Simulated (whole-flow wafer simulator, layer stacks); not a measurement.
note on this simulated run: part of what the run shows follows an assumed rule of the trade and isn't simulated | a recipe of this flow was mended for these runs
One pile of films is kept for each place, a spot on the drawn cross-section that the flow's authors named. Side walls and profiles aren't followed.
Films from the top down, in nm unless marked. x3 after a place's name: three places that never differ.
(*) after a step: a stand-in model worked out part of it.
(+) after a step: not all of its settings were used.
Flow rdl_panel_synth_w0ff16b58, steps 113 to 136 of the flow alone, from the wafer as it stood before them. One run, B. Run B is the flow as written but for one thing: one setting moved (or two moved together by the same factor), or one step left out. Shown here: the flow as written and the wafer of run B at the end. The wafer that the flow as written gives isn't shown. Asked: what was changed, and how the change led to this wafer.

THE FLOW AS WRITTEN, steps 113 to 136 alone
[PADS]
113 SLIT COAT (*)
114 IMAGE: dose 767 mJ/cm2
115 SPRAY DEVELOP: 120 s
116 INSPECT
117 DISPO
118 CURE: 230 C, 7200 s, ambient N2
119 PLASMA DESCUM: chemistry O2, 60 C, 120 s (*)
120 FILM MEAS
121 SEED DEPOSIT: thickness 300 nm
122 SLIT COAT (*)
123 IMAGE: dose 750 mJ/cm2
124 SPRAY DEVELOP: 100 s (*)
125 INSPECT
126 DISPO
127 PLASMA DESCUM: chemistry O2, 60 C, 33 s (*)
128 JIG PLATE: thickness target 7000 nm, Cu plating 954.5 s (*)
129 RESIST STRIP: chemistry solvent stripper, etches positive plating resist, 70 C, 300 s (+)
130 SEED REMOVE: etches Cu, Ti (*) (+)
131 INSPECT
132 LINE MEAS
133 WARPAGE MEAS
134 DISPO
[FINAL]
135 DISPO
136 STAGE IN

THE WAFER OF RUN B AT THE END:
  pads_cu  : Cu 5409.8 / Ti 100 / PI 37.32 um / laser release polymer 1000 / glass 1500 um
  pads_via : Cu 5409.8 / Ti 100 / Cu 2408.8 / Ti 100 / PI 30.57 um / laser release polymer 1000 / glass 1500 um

The cause: step 128, JIG PLATE: Cu plating 747.4 s was run, where the flow has Cu plating 954.5 s.

How the change led to this, step by step:
  128 JIG PLATE: thickness target 7000 nm, Cu plating 954.5 s (*)
      pads_cu, pads_land: Cu +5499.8 (as written it would be: Cu +7023.8)
      pads_via: Cu +5499.8 (as written it would be: Cu +8307.4)
